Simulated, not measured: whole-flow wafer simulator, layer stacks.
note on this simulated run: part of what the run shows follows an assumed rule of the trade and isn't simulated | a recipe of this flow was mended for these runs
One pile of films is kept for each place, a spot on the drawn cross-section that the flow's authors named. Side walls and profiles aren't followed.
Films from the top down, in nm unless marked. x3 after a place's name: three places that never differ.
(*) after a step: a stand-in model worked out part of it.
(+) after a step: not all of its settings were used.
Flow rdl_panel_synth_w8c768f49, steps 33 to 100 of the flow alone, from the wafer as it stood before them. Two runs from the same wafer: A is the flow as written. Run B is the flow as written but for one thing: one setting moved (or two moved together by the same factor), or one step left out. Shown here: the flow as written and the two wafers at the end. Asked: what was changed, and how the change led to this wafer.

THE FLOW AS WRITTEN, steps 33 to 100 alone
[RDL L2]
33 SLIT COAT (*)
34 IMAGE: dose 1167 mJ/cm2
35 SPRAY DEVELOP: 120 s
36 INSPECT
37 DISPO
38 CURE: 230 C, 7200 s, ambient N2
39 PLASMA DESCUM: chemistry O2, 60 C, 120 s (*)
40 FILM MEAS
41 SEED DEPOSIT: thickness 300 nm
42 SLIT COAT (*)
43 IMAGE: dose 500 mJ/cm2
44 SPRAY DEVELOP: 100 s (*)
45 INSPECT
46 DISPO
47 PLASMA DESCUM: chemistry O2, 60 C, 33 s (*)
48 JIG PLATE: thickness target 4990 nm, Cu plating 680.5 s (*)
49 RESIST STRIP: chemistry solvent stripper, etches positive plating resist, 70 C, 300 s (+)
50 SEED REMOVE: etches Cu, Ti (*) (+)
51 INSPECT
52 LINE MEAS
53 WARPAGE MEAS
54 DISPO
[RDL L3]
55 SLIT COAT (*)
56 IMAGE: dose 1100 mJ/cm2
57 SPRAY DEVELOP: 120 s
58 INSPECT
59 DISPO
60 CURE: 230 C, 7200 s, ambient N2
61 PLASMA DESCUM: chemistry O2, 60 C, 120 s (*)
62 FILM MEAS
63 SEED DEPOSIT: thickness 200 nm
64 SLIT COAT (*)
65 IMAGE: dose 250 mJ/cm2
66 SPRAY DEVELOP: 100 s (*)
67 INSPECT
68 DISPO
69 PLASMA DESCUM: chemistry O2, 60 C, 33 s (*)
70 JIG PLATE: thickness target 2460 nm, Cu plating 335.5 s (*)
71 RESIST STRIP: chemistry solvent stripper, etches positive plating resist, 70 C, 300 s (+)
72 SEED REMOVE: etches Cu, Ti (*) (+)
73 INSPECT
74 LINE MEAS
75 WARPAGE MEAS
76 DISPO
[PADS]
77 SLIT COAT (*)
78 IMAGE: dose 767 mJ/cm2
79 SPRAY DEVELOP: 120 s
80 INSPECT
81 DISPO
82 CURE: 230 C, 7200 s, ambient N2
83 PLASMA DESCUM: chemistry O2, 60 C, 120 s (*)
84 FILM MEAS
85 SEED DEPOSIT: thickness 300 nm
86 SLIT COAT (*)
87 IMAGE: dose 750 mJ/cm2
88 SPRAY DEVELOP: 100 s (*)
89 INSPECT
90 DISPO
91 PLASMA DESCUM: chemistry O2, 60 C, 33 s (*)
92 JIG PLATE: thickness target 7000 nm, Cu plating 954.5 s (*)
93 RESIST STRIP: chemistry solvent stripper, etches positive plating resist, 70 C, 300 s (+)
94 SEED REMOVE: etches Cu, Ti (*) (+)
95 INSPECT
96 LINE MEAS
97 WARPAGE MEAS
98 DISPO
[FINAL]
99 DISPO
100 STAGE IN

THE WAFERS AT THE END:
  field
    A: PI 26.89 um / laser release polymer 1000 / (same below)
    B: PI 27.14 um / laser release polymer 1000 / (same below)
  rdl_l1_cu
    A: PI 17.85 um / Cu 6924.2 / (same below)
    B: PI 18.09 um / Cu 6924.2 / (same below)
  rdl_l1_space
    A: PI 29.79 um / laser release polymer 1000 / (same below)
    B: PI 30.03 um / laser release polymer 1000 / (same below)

The cause: step 48, JIG PLATE: Cu plating 782.6 s was run, where the flow has Cu plating 680.5 s.

How the change led to this, step by step:
  48 JIG PLATE: thickness target 4990 nm, Cu plating 680.5 s (*)
      rdl_l2_cu, rdl_l2_land, rdl_l2_via, rdl_l2_rim, rdl_l3_land, rdl_l3_via: A Cu +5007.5 | B Cu +5758.9
  55 SLIT COAT (*)
      rdl_l3_cu, rdl_l3_space: A PI +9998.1 | B PI +10.59 um
      field, pads_cu, pads_space, pads_land, pads_via: A PI +7936.4 | B PI +8180.1
      (and at 7 more places)
  64 SLIT COAT (*)
      rdl_l1_rim: A ILINE-POS-THICK-GRADE-A +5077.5 (new film) | B ILINE-POS-THICK-GRADE-A +5201 (new film)
      rdl_l2_via: A ILINE-POS-THICK-GRADE-A +4385.9 (new film) | B ILINE-POS-THICK-GRADE-A +4157 (new film)
  71 RESIST STRIP: chemistry solvent stripper, etches positive plating resist, 70 C, 300 s (+)
      rdl_l1_rim: A ILINE-POS-THICK-GRADE-A -5047.8 (all of it) | B ILINE-POS-THICK-GRADE-A -5171.3 (all of it)
      rdl_l2_via: A ILINE-POS-THICK-GRADE-A -4356.2 (all of it) | B ILINE-POS-THICK-GRADE-A -4127.3 (all of it)
  77 SLIT COAT (*)
      rdl_l2_via: A PI +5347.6 | B PI +5132.2
      rdl_l3_via: A PI +10.46 um (new film) | B PI +10.4 um (new film)
  86 SLIT COAT (*)
      rdl_l1_cu: A ILINE-POS-THICK-GRADE-A +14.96 um (new film) | B ILINE-POS-THICK-GRADE-A +14.97 um (new film)
      rdl_l1_space: A ILINE-POS-THICK-GRADE-A +15.05 um (new film) | B ILINE-POS-THICK-GRADE-A +15.04 um (new film)
      (and at 9 more places)
  93 RESIST STRIP: chemistry solvent stripper, etches positive plating resist, 70 C, 300 s (+)
      rdl_l1_cu: A ILINE-POS-THICK-GRADE-A -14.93 um (all of it) | B ILINE-POS-THICK-GRADE-A -14.94 um (all of it)
      rdl_l2_cu: A ILINE-POS-THICK-GRADE-A -15.28 um (all of it) | B ILINE-POS-THICK-GRADE-A -15.35 um (all of it)
      (and at 8 more places)
